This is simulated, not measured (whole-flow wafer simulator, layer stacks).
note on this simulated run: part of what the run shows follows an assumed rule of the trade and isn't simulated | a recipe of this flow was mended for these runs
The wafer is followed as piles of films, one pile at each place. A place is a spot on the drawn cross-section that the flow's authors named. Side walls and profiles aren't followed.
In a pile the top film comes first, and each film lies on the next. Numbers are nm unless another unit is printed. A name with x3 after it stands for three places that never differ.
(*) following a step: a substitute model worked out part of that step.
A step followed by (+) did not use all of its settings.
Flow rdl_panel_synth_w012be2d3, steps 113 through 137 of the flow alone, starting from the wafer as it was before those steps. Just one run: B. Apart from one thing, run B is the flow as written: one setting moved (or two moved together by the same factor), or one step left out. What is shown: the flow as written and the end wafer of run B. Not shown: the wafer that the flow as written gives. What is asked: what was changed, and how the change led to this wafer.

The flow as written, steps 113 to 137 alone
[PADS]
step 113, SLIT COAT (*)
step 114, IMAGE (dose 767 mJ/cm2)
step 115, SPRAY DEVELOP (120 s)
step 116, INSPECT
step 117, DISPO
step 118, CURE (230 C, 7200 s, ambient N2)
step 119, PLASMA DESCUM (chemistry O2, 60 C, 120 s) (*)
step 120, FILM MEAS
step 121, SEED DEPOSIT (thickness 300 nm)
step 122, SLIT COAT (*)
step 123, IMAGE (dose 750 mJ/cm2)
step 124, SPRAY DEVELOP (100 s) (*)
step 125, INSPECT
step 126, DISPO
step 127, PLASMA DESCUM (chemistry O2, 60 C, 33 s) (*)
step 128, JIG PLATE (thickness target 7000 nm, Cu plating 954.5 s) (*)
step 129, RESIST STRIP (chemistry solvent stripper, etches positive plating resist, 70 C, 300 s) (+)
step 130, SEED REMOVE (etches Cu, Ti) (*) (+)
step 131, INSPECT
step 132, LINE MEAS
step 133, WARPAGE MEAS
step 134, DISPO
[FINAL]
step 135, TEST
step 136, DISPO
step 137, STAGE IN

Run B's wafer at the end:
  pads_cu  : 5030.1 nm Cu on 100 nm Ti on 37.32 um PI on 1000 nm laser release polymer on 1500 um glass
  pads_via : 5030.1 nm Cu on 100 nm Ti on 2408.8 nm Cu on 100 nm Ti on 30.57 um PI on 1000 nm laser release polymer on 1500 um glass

The reason: step 128, JIG PLATE: Cu plating 695.8 s was run, whereas the flow has Cu plating 954.5 s.

Step by step, how the change led to this:
  step 128, JIG PLATE (thickness target 7000 nm, Cu plating 954.5 s) (*)
      pads_cu, pads_land: Cu gains 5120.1 (it would be, as written: Cu gains 7023.8)
      pads_via: Cu gains 5120.1 (it would be, as written: Cu gains 8307.4)
